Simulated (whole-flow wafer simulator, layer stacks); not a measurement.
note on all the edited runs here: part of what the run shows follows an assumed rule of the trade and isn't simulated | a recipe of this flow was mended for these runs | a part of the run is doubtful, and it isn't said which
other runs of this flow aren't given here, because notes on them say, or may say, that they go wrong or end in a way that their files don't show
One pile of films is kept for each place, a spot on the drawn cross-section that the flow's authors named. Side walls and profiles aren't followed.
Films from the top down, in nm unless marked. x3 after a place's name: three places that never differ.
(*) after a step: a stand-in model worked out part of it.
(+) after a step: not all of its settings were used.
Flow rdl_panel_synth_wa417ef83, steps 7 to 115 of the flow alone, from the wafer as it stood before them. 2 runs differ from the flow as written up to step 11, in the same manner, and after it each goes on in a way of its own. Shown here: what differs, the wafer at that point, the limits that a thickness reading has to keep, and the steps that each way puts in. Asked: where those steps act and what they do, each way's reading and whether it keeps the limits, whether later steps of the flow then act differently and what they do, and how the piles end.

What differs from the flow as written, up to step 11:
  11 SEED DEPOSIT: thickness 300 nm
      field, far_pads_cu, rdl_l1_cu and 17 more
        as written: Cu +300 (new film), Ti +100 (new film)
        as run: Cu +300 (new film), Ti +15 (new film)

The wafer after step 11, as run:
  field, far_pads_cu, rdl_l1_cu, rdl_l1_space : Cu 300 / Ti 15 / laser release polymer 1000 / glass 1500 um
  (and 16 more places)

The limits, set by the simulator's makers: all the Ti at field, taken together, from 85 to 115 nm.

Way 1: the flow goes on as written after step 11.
  The reading after step 11: 15 nm, outside the limits.
  Later steps of the flow that act differently than as written (6 more steps differ only slightly, by at most 2% or 0.5 nm, whichever is larger, and aren't shown):
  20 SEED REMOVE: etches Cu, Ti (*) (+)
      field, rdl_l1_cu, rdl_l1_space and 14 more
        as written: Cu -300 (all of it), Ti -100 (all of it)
        this way: Cu -300 (all of it), Ti -15 (all of it)
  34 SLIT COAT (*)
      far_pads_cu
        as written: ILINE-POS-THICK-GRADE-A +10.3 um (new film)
        this way: ILINE-POS-THICK-GRADE-A +10.57 um (new film)
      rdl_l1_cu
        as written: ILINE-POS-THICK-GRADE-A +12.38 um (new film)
        this way: ILINE-POS-THICK-GRADE-A +12.81 um (new film)
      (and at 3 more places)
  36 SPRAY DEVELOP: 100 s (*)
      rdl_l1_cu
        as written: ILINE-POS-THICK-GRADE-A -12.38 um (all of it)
        this way: ILINE-POS-THICK-GRADE-A -12.81 um (all of it)
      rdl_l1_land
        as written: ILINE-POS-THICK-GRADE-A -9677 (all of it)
        this way: ILINE-POS-THICK-GRADE-A -9913.6 (all of it)
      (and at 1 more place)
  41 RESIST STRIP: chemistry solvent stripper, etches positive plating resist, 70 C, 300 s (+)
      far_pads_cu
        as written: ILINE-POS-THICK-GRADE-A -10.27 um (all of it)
        this way: ILINE-POS-THICK-GRADE-A -10.54 um (all of it)
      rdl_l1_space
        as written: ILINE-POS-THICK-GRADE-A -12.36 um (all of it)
        this way: ILINE-POS-THICK-GRADE-A -12.84 um (all of it)
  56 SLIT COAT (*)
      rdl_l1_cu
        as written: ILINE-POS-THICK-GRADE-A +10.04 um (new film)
        this way: ILINE-POS-THICK-GRADE-A +10.03 um (new film)
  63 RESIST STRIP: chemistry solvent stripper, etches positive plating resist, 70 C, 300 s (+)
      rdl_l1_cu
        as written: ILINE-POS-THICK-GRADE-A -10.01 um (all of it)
        this way: ILINE-POS-THICK-GRADE-A -10 um (all of it)
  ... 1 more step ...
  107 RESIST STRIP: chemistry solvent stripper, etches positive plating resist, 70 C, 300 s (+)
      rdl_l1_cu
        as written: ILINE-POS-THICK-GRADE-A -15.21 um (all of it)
        this way: ILINE-POS-THICK-GRADE-A -15.2 um (all of it)
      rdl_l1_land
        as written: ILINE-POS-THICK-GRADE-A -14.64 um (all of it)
        this way: ILINE-POS-THICK-GRADE-A -14.65 um (all of it)
  At the end the piles differ from the flow's by more than 2% or 0.5 nm, whichever is larger, at far_pads_cu, rdl_l1_land, rdl_l1_via.
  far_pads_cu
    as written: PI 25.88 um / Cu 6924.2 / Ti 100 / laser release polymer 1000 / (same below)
    this way: PI 25.9 um / Cu 6924.2 / Ti 15 / laser release polymer 1000 / (same below)
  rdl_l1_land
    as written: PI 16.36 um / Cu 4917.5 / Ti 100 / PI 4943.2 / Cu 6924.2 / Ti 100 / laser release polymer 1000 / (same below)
    this way: PI 16.38 um / Cu 4917.5 / Ti 100 / PI 4943.9 / Cu 6924.2 / Ti 15 / laser release polymer 1000 / (same below)
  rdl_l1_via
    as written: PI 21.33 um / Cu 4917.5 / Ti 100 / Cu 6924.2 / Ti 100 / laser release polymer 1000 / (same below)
    this way: PI 21.35 um / Cu 4917.5 / Ti 100 / Cu 6924.2 / Ti 15 / laser release polymer 1000 / (same below)

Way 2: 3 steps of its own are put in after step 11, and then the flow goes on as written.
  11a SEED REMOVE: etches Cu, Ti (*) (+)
      field, far_pads_cu, rdl_l1_cu and 17 more
        Cu -300 (all of it), Ti -15 (all of it)
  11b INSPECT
      changes no film at any place that is followed
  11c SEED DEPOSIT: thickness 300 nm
      field, far_pads_cu, rdl_l1_cu and 17 more
        Cu +300 (new film), Ti +100 (new film)
  The reading after step 11c: 100 nm, within the limits.
  No later step of the flow acts differently than as written at any place that is followed.
  At the end the piles are the same as the flow's at every place that both follow.

Within the limits: way 2. Outside them: way 1.
